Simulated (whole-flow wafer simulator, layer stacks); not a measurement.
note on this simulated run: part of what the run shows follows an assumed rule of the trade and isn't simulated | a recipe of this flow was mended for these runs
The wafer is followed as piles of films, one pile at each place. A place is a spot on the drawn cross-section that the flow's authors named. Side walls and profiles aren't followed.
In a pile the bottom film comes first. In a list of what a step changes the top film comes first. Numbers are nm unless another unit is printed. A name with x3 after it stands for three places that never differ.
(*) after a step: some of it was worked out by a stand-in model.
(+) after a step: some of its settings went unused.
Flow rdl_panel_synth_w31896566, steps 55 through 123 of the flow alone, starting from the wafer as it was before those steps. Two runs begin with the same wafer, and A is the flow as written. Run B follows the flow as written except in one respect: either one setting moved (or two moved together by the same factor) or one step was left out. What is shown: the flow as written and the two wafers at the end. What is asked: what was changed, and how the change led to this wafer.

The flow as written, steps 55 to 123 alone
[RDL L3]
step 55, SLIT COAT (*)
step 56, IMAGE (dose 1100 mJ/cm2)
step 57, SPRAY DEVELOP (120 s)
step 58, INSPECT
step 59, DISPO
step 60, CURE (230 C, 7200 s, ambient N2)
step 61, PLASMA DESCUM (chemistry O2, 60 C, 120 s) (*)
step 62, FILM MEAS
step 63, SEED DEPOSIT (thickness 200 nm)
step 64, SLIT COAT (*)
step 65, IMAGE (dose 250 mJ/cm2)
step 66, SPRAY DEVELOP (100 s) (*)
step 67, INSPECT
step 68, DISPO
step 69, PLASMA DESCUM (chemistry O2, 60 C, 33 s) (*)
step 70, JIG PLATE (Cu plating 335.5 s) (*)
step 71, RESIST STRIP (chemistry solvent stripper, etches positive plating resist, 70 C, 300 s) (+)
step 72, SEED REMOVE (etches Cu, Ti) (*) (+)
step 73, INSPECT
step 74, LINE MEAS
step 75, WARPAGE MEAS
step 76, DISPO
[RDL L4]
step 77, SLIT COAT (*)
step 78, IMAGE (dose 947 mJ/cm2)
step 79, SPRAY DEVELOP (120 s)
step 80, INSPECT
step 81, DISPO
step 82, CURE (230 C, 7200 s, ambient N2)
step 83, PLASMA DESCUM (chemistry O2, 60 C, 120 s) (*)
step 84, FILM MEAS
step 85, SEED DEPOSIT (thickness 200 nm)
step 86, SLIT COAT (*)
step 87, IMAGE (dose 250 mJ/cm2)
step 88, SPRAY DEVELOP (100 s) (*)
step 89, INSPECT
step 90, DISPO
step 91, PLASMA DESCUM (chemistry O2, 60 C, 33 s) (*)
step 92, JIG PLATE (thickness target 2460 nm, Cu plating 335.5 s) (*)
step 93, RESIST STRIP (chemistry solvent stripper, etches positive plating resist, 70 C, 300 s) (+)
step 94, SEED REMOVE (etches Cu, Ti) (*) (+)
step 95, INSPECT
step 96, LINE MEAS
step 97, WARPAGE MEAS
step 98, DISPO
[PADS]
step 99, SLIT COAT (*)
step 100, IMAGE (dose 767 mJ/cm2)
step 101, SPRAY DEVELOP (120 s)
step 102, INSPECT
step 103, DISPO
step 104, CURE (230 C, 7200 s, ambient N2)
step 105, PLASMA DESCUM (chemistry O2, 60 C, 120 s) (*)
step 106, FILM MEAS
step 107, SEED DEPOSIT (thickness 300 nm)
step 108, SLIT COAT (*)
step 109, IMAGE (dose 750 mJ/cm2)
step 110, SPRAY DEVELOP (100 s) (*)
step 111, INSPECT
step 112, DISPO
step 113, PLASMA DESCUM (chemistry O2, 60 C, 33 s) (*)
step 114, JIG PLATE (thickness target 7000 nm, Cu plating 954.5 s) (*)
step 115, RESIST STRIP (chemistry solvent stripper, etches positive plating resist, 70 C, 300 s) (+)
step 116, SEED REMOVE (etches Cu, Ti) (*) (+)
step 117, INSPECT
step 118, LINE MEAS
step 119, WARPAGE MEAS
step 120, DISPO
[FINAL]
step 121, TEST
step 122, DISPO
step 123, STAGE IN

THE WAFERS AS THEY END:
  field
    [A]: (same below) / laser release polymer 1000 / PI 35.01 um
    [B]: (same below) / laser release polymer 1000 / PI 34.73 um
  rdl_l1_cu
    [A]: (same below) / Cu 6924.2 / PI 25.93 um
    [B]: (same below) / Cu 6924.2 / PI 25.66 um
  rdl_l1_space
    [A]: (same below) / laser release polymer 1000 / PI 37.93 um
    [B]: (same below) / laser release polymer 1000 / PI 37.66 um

The reason: step 70, JIG PLATE: Cu plating 281.8 s was run, whereas the flow has Cu plating 335.5 s.

How this came from the change, step by step:
  step 70, JIG PLATE (Cu plating 335.5 s) (*)
      rdl_l3_cu, rdl_l3_land, rdl_l3_via, rdl_l4_land, rdl_l4_via: A Cu gains 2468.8 | B Cu gains 2073.7
  step 77, SLIT COAT (*)
      field, pads_cu, pads_space, pads_land, pads_via: A PI gains 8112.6 | B PI gains 7842.1
      rdl_l1_cu: A PI gains 7979.2 | B PI gains 7710.1
      (as well as at 13 more places)
  step 86, SLIT COAT (*)
      rdl_l3_land: A ILINE-POS-THICK-GRADE-A gains 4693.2 (new film) | B ILINE-POS-THICK-GRADE-A gains 4807 (new film)
      rdl_l3_via: A ILINE-POS-THICK-GRADE-A gains 4627.8 (new film) | B ILINE-POS-THICK-GRADE-A gains 4776.1 (new film)
  step 93, RESIST STRIP (chemistry solvent stripper, etches positive plating resist, 70 C, 300 s) (+)
      rdl_l3_land: A ILINE-POS-THICK-GRADE-A loses 4663.5 (all of it) | B ILINE-POS-THICK-GRADE-A loses 4777.3 (all of it)
      rdl_l3_via: A ILINE-POS-THICK-GRADE-A loses 4598.1 (all of it) | B ILINE-POS-THICK-GRADE-A loses 4746.4 (all of it)
  step 99, SLIT COAT (*)
      rdl_l3_via: A PI gains 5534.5 | B PI gains 5678.9
      rdl_l4_via: A PI gains 10.89 um (new film) | B PI gains 10.93 um (new film)
  step 108, SLIT COAT (*)
      rdl_l4_cu, rdl_l4_space: A ILINE-POS-THICK-GRADE-A gains 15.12 um (new film) | B ILINE-POS-THICK-GRADE-A gains 15.11 um (new film)
      rdl_l3_cu: A ILINE-POS-THICK-GRADE-A gains 15.04 um (new film) | B ILINE-POS-THICK-GRADE-A gains 15.02 um (new film)
      (as well as at 5 more places)
  step 115, RESIST STRIP (chemistry solvent stripper, etches positive plating resist, 70 C, 300 s) (+)
      rdl_l4_cu, rdl_l4_space: A ILINE-POS-THICK-GRADE-A loses 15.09 um (all of it) | B ILINE-POS-THICK-GRADE-A loses 15.08 um (all of it)
      rdl_l3_cu: A ILINE-POS-THICK-GRADE-A loses 15.01 um (all of it) | B ILINE-POS-THICK-GRADE-A loses 14.99 um (all of it)
      (as well as at 5 more places)
